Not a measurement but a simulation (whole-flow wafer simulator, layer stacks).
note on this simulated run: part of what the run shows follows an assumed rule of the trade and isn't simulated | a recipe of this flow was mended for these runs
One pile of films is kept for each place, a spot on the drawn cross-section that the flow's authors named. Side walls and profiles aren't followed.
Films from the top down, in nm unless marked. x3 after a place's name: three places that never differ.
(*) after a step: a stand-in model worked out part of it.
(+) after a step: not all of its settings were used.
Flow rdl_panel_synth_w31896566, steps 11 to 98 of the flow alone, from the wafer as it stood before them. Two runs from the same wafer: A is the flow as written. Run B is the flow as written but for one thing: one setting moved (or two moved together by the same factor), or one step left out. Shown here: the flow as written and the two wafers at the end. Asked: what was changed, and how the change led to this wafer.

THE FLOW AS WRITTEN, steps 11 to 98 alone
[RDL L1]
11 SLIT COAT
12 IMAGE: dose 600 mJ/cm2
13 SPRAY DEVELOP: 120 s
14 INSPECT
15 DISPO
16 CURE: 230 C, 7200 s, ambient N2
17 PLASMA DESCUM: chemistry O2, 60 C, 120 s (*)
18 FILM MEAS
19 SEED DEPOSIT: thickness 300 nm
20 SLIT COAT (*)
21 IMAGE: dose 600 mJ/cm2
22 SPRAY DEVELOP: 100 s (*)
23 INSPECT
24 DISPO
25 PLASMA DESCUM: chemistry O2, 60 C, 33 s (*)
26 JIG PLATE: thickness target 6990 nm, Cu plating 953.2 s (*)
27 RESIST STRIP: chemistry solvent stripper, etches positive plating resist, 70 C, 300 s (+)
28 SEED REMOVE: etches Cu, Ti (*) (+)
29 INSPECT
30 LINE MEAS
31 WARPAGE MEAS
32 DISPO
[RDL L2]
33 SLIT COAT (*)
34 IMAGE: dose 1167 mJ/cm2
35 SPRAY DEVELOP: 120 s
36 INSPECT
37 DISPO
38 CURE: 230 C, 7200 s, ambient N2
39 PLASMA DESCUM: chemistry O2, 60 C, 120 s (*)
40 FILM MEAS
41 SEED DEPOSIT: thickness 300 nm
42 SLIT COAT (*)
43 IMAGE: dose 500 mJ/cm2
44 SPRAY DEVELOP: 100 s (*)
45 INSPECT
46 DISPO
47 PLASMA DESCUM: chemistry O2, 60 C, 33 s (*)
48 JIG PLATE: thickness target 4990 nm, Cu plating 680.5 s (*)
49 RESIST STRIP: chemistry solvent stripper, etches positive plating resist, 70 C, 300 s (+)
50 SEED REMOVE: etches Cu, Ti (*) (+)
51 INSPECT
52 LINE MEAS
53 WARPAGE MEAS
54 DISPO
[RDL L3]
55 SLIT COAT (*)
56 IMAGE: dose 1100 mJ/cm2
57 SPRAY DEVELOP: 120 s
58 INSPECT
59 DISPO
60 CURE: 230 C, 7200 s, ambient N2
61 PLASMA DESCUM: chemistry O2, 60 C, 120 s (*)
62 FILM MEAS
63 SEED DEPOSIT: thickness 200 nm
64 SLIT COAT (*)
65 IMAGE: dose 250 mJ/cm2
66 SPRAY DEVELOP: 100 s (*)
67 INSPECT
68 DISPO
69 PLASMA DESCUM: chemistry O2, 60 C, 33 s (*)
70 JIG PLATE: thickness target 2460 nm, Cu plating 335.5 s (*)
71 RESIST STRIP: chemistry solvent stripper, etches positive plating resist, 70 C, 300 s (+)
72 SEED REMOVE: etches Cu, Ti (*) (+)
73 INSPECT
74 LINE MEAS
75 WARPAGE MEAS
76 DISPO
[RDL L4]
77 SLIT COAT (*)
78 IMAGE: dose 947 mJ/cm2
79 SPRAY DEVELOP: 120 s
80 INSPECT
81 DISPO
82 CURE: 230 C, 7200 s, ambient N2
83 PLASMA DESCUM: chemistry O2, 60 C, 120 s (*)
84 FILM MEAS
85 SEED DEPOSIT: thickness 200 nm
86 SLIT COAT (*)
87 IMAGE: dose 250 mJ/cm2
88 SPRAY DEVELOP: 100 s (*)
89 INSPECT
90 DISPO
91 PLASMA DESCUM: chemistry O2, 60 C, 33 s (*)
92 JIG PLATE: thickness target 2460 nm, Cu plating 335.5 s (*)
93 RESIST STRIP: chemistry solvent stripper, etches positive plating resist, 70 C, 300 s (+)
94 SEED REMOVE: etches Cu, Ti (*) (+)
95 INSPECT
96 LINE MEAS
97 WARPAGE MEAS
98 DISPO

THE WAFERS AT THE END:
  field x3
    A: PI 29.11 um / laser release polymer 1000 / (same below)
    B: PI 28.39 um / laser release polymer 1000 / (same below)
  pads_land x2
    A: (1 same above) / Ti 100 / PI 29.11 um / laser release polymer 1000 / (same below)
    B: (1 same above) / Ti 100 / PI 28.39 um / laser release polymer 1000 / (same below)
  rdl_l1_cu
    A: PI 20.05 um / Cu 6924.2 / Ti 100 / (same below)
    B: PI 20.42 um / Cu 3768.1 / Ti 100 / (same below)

The cause: step 26, JIG PLATE: Cu plating 524.3 s was run, where the flow has Cu plating 953.2 s.

How the change led to this, step by step:
  26 JIG PLATE: thickness target 6990 nm, Cu plating 953.2 s (*)
      rdl_l1_cu, rdl_l1_via, rdl_l1_rim, rdl_l2_land, rdl_l2_via: A Cu +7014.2 | B Cu +3858.1
  33 SLIT COAT (*)
      rdl_l1_space: A PI +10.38 um | B PI +8263.5
      field x3, rdl_l3_cu, rdl_l3_space and 9 more: A PI +8062.5 | B PI +7342.1
      (and at 6 more places)
  42 SLIT COAT (*)
      rdl_l2_cu, rdl_l2_space: A ILINE-POS-THICK-GRADE-A +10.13 um (new film) | B ILINE-POS-THICK-GRADE-A +9736.8 (new film)
      rdl_l1_space: A ILINE-POS-THICK-GRADE-A +10.52 um (new film) | B ILINE-POS-THICK-GRADE-A +10.08 um (new film)
      (and at 4 more places)
  44 SPRAY DEVELOP: 100 s (*)
      rdl_l2_cu: A ILINE-POS-THICK-GRADE-A -10.13 um (all of it) | B ILINE-POS-THICK-GRADE-A -9736.8 (all of it)
      rdl_l2_land: A ILINE-POS-THICK-GRADE-A -7139.5 (all of it) | B ILINE-POS-THICK-GRADE-A -7584.2 (all of it)
      (and at 1 more place)
  49 RESIST STRIP: chemistry solvent stripper, etches positive plating resist, 70 C, 300 s (+)
      rdl_l2_space: A ILINE-POS-THICK-GRADE-A -10.1 um (all of it) | B ILINE-POS-THICK-GRADE-A -9707.1 (all of it)
      rdl_l1_space: A ILINE-POS-THICK-GRADE-A -10.49 um (all of it) | B ILINE-POS-THICK-GRADE-A -10.05 um (all of it)
      (and at 2 more places)
  55 SLIT COAT (*)
      rdl_l1_space: A PI +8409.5 | B PI +8020.8
      rdl_l1_via: A PI +8010.4 | B PI +8361
      (and at 5 more places)
  64 SLIT COAT (*)
      rdl_l1_space: A ILINE-POS-THICK-GRADE-A +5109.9 (new film) | B ILINE-POS-THICK-GRADE-A +4922 (new film)
      rdl_l1_via: A ILINE-POS-THICK-GRADE-A +4989.6 (new film) | B ILINE-POS-THICK-GRADE-A +5179.9 (new film)
      (and at 4 more places)
  71 RESIST STRIP: chemistry solvent stripper, etches positive plating resist, 70 C, 300 s (+)
      rdl_l1_space: A ILINE-POS-THICK-GRADE-A -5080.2 (all of it) | B ILINE-POS-THICK-GRADE-A -4892.3 (all of it)
      rdl_l1_via: A ILINE-POS-THICK-GRADE-A -4959.9 (all of it) | B ILINE-POS-THICK-GRADE-A -5150.2 (all of it)
      (and at 4 more places)
  77 SLIT COAT (*)
      rdl_l1_space: A PI +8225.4 | B PI +8044.5
      rdl_l1_via: A PI +8105.1 | B PI +8285.5
      (and at 3 more places)
  86 SLIT COAT (*)
      rdl_l2_via: A ILINE-POS-THICK-GRADE-A +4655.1 (new film) | B ILINE-POS-THICK-GRADE-A +4760.9 (new film)
  93 RESIST STRIP: chemistry solvent stripper, etches positive plating resist, 70 C, 300 s (+)
      rdl_l2_via: A ILINE-POS-THICK-GRADE-A -4625.4 (all of it) | B ILINE-POS-THICK-GRADE-A -4731.2 (all of it)
